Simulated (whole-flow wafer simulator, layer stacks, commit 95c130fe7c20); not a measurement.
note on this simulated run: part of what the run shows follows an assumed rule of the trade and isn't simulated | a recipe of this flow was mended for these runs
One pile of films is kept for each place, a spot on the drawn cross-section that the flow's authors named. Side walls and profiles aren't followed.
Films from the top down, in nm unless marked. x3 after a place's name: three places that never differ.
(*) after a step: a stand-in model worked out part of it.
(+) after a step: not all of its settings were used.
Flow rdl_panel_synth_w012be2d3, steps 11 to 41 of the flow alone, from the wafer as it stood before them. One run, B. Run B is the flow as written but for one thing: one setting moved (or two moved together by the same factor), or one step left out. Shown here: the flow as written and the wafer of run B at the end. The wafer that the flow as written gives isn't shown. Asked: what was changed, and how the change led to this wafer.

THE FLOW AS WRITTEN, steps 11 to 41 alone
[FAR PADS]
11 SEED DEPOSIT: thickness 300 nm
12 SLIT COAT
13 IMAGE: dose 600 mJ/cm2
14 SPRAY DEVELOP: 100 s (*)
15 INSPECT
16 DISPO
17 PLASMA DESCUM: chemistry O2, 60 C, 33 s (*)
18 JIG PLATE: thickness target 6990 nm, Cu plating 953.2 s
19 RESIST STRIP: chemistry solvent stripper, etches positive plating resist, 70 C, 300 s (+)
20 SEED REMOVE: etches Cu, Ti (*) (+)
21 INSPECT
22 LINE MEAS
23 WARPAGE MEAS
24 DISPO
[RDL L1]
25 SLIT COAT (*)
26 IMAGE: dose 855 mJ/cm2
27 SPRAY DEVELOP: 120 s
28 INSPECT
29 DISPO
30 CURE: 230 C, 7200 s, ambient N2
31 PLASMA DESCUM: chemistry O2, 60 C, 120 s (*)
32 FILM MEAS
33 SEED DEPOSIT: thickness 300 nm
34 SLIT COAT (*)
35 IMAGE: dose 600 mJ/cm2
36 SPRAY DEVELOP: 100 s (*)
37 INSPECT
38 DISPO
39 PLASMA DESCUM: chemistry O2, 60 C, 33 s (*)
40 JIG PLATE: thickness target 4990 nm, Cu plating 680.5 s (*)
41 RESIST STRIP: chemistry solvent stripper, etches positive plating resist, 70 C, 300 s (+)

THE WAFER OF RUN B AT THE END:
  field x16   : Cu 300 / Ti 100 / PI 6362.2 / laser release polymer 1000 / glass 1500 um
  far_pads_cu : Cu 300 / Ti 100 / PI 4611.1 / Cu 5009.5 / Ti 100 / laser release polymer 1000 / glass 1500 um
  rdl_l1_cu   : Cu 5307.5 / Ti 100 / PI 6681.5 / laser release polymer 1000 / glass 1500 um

The cause: step 18, JIG PLATE: Cu plating 693 s was run, where the flow has Cu plating 953.2 s.

How the change led to this, step by step:
  18 JIG PLATE: thickness target 6990 nm, Cu plating 953.2 s
      far_pads_cu, rdl_l1_land, rdl_l1_via: Cu +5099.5 (as written it would be: Cu +7014.2)
  25 SLIT COAT (*)
      field x16, rdl_l1_rim x3: PI +6362.2 (new film) (as written it would be: PI +6915.1 (new film))
      far_pads_cu: PI +4611.1 (new film) (as written it would be: PI +4450.5 (new film))
      (and at 2 more places)
  34 SLIT COAT (*)
      rdl_l1_land: ILINE-POS-THICK-GRADE-A +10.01 um (new film) (as written it would be: ILINE-POS-THICK-GRADE-A +9677 (new film))
      far_pads_cu: ILINE-POS-THICK-GRADE-A +10.62 um (new film) (as written it would be: ILINE-POS-THICK-GRADE-A +10.3 um (new film))
      (and at 3 more places)
  36 SPRAY DEVELOP: 100 s (*)
      rdl_l1_land: ILINE-POS-THICK-GRADE-A -10.01 um (all of it) (as written it would be: ILINE-POS-THICK-GRADE-A -9677 (all of it))
      rdl_l1_cu: ILINE-POS-THICK-GRADE-A -12.23 um (all of it) (as written it would be: ILINE-POS-THICK-GRADE-A -12.38 um (all of it))
      (and at 1 more place)
  41 RESIST STRIP: chemistry solvent stripper, etches positive plating resist, 70 C, 300 s (+)
      far_pads_cu: ILINE-POS-THICK-GRADE-A -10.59 um (all of it) (as written it would be: ILINE-POS-THICK-GRADE-A -10.27 um (all of it))
      rdl_l1_space: ILINE-POS-THICK-GRADE-A -12.21 um (all of it) (as written it would be: ILINE-POS-THICK-GRADE-A -12.36 um (all of it))
